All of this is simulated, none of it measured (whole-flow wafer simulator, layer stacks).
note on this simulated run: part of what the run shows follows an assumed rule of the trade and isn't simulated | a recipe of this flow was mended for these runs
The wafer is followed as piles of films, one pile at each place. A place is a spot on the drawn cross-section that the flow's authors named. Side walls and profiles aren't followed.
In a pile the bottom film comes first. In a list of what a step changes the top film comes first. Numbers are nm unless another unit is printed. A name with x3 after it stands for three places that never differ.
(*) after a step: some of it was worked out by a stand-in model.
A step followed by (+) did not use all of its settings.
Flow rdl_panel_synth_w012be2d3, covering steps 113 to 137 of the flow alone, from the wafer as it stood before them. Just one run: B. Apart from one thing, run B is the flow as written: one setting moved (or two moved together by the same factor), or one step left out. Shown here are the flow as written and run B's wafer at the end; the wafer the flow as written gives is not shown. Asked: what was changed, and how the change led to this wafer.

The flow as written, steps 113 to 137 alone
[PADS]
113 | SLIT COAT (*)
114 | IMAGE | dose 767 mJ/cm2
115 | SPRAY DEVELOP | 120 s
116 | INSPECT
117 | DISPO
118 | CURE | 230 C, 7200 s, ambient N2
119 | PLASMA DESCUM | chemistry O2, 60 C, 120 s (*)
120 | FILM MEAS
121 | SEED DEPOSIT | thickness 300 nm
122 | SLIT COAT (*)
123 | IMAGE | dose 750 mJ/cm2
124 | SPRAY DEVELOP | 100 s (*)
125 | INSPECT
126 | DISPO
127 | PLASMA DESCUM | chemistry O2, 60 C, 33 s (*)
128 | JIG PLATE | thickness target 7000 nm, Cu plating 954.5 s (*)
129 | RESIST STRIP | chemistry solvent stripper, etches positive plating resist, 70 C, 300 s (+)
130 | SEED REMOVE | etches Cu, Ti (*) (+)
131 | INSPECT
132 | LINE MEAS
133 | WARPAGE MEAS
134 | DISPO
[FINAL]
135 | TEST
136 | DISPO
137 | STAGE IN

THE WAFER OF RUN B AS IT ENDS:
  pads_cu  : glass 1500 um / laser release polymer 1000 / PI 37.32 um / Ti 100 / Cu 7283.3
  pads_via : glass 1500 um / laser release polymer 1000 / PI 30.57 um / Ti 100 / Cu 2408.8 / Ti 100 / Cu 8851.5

Cause: step 128, JIG PLATE: Cu plating 1002 s was run, though the flow has Cu plating 954.5 s.

Step by step, how the change led to this:
  128 | JIG PLATE | thickness target 7000 nm, Cu plating 954.5 s (*)
      pads_cu, pads_land: +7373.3 Cu (in the flow as written it would be: +7023.8 Cu)
      pads_via: +8941.5 Cu (in the flow as written it would be: +8307.4 Cu)
